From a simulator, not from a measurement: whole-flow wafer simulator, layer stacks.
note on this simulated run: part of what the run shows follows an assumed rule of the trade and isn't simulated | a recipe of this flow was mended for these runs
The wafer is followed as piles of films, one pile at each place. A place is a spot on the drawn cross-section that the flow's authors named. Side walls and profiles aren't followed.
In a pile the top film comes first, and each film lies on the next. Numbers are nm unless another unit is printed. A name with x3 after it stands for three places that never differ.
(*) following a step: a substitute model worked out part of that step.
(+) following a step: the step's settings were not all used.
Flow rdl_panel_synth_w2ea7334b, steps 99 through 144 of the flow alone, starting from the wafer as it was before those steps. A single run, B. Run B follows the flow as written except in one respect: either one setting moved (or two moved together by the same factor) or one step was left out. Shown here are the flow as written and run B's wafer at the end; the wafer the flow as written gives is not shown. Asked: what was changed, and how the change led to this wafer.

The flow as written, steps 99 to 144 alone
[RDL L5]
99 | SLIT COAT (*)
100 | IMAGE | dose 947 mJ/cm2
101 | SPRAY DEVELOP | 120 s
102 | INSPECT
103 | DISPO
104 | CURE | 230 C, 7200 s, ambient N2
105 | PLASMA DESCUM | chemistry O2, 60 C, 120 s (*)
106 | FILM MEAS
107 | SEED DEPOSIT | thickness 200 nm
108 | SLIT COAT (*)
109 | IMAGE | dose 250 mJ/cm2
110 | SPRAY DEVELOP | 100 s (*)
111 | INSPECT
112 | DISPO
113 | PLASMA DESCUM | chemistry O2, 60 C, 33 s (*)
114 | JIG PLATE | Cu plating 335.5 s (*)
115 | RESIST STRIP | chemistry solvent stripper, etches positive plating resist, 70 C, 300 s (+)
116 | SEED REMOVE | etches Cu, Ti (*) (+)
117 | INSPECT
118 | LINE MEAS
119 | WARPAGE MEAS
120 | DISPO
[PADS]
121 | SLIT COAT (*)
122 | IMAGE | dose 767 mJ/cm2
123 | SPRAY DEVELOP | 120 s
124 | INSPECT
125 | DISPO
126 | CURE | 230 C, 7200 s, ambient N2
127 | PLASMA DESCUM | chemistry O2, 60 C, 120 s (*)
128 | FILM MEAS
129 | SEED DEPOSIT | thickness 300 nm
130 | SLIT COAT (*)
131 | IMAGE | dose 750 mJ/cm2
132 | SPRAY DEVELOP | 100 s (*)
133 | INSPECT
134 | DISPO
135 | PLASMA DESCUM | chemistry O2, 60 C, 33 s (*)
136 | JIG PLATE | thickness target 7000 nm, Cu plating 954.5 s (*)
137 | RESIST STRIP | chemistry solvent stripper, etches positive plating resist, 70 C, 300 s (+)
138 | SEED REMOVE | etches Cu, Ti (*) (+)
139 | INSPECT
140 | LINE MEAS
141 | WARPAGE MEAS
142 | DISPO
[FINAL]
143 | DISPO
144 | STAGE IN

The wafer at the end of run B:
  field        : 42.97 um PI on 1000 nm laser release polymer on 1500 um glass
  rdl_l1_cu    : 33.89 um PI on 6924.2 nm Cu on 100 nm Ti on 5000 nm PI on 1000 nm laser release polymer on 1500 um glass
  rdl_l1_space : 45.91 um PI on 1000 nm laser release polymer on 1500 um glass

Cause: step 114, JIG PLATE: Cu plating 281.8 s was run, though the flow has Cu plating 335.5 s.

Step by step, how the change led to this:
  114 | JIG PLATE | Cu plating 335.5 s (*)
      rdl_l5_cu, rdl_l5_land, rdl_l5_via, pads_land, pads_via: +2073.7 Cu (it would be, as written: +2468.8 Cu)
  121 | SLIT COAT (*)
      field: +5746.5 PI (it would be, as written: +5893.8 PI)
      rdl_l1_cu: +5745.7 PI (it would be, as written: +5893 PI)
      (as well as at 22 more places)
  130 | SLIT COAT (*)
      rdl_l2_cu, rdl_l2_space: +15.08 um ILINE-POS-THICK-GRADE-A (new film) (it would be, as written: +15.07 um ILINE-POS-THICK-GRADE-A (new film))
      rdl_l5_cu: +14.99 um ILINE-POS-THICK-GRADE-A (new film) (it would be, as written: +15.12 um ILINE-POS-THICK-GRADE-A (new film))
      (as well as at 7 more places)
  132 | SPRAY DEVELOP | 100 s (*)
      pads_cu: -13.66 um ILINE-POS-THICK-GRADE-A (all of it) (it would be, as written: -13.68 um ILINE-POS-THICK-GRADE-A (all of it))
      pads_land: -13.14 um ILINE-POS-THICK-GRADE-A (all of it) (it would be, as written: -13.11 um ILINE-POS-THICK-GRADE-A (all of it))
      (as well as at 1 more place)
  137 | RESIST STRIP | chemistry solvent stripper, etches positive plating resist, 70 C, 300 s (+)
      rdl_l5_cu: -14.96 um ILINE-POS-THICK-GRADE-A (all of it) (it would be, as written: -15.09 um ILINE-POS-THICK-GRADE-A (all of it))
      rdl_l5_space: -14.98 um ILINE-POS-THICK-GRADE-A (all of it) (it would be, as written: -15.09 um ILINE-POS-THICK-GRADE-A (all of it))
      (as well as at 3 more places)
